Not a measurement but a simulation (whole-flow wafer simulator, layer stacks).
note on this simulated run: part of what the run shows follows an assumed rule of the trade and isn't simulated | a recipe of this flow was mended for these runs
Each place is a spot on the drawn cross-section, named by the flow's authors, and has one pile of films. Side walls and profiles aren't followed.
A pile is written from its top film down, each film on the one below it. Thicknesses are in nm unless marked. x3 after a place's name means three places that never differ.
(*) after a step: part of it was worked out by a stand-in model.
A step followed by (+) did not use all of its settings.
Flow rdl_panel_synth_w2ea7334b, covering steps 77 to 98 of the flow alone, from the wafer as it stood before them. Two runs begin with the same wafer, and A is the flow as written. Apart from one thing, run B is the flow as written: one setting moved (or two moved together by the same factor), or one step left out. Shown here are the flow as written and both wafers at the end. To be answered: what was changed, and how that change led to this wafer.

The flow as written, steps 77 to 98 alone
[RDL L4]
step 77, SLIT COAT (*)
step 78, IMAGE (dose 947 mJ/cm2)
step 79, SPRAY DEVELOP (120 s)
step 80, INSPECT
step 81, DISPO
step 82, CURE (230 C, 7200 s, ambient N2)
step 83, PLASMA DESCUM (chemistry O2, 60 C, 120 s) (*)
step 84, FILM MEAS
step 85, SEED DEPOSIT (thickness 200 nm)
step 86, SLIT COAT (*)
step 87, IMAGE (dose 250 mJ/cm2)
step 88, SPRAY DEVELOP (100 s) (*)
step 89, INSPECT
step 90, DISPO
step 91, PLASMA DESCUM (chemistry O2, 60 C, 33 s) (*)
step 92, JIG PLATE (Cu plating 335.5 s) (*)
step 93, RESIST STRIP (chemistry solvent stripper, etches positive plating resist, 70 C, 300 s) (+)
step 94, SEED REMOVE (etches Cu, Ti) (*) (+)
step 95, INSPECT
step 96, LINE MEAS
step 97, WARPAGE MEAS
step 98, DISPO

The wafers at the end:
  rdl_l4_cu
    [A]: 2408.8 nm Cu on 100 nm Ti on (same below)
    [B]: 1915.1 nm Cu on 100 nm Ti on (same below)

What caused this: step 92, JIG PLATE: Cu plating 268.4 s was run, though the flow has Cu plating 335.5 s.

Step by step, how the change led to this:
  step 92, JIG PLATE (Cu plating 335.5 s) (*)
      rdl_l4_cu, rdl_l4_land, rdl_l4_via, rdl_l5_land x2: A +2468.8 Cu | B +1975.1 Cu
